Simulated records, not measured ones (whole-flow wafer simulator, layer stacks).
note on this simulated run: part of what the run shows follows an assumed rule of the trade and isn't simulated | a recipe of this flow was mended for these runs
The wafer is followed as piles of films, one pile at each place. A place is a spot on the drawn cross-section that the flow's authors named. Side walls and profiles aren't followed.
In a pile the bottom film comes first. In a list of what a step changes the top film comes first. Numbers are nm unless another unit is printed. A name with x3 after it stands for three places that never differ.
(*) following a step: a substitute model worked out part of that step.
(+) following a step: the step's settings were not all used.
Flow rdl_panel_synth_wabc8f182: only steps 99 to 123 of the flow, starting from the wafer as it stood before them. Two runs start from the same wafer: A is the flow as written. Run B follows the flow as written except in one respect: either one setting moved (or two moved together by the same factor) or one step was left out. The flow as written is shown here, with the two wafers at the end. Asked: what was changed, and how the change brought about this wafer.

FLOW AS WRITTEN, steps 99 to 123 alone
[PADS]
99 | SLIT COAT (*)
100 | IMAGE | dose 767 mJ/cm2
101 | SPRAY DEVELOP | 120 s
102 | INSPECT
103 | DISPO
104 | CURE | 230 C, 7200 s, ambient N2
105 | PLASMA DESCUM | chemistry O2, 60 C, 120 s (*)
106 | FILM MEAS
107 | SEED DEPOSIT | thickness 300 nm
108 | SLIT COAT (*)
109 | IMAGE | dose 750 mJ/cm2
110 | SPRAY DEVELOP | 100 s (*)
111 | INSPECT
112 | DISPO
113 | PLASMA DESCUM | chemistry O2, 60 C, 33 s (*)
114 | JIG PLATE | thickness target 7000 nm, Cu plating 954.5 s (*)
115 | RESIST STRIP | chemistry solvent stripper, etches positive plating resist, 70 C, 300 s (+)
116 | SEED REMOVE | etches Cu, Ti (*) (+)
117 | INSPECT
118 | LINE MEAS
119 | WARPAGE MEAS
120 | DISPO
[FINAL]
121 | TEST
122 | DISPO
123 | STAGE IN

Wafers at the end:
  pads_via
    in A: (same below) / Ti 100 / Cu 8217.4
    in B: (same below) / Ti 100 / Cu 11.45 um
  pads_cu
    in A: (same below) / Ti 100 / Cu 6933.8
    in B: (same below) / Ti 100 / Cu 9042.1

Cause: step 114, JIG PLATE: Cu plating 1241 s was run, while the flow as written has Cu plating 954.5 s.

Step by step, how the change led to this:
  114 | JIG PLATE | thickness target 7000 nm, Cu plating 954.5 s (*)
      pads_via: A Cu gains 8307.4 | B Cu gains 11.54 um
      pads_cu, pads_land: A Cu gains 7023.8 | B Cu gains 9132.1
